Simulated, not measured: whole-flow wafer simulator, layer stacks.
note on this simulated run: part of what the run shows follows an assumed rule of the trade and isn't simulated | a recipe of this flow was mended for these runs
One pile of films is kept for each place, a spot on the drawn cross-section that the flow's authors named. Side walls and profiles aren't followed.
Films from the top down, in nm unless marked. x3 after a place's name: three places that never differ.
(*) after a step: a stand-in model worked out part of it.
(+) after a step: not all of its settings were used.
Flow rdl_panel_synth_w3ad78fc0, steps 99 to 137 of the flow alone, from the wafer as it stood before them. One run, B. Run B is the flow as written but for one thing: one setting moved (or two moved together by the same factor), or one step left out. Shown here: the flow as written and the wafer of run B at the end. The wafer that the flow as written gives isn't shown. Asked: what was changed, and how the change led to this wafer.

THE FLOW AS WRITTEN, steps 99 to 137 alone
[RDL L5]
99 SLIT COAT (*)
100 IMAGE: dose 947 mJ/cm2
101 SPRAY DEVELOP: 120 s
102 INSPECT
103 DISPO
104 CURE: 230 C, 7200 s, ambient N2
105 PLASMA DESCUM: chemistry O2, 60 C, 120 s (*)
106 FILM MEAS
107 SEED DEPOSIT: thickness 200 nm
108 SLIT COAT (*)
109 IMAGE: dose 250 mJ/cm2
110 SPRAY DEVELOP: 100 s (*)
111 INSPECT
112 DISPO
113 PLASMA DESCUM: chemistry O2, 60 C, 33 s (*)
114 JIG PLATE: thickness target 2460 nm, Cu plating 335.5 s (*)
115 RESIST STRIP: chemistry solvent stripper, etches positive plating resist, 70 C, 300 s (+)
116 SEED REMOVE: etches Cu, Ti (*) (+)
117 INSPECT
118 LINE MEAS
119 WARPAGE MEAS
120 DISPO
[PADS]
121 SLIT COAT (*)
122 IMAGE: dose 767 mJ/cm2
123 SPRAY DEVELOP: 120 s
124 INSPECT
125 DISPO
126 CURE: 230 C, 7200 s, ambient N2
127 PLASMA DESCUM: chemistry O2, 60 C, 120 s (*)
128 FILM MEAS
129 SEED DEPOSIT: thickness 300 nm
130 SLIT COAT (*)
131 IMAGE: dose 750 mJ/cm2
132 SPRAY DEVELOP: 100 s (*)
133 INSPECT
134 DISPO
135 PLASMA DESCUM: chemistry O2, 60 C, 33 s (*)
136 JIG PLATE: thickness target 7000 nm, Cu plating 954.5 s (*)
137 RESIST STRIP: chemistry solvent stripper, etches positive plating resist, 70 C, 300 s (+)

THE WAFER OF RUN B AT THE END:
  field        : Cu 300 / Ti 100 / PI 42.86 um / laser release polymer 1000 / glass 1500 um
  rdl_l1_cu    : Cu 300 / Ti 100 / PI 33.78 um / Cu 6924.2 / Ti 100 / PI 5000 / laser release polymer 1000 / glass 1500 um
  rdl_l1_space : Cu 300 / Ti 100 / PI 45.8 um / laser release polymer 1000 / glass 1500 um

The cause: step 114, JIG PLATE: Cu plating 241.6 s was run, where the flow has Cu plating 335.5 s.

How the change led to this, step by step:
  114 JIG PLATE: thickness target 2460 nm, Cu plating 335.5 s (*)
      rdl_l5_cu, rdl_l5_land, rdl_l5_via, pads_land, pads_via: Cu +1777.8 (as written it would be: Cu +2468.8)
  121 SLIT COAT (*)
      rdl_l2_cu, rdl_l2_space: PI +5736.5 (as written it would be: PI +5993.4)
      field: PI +5637.8 (as written it would be: PI +5893.8)
      (and at 21 more places)
  130 SLIT COAT (*)
      rdl_l2_cu, rdl_l2_space: ILINE-POS-THICK-GRADE-A +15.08 um (new film) (as written it would be: ILINE-POS-THICK-GRADE-A +15.07 um (new film))
      rdl_l5_cu: ILINE-POS-THICK-GRADE-A +14.89 um (new film) (as written it would be: ILINE-POS-THICK-GRADE-A +15.12 um (new film))
      (and at 7 more places)
  132 SPRAY DEVELOP: 100 s (*)
      pads_cu: ILINE-POS-THICK-GRADE-A -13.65 um (all of it) (as written it would be: ILINE-POS-THICK-GRADE-A -13.68 um (all of it))
      pads_land: ILINE-POS-THICK-GRADE-A -13.17 um (all of it) (as written it would be: ILINE-POS-THICK-GRADE-A -13.11 um (all of it))
      (and at 1 more place)
  137 RESIST STRIP: chemistry solvent stripper, etches positive plating resist, 70 C, 300 s (+)
      rdl_l5_cu: ILINE-POS-THICK-GRADE-A -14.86 um (all of it) (as written it would be: ILINE-POS-THICK-GRADE-A -15.09 um (all of it))
      rdl_l5_space: ILINE-POS-THICK-GRADE-A -14.9 um (all of it) (as written it would be: ILINE-POS-THICK-GRADE-A -15.09 um (all of it))
      (and at 3 more places)
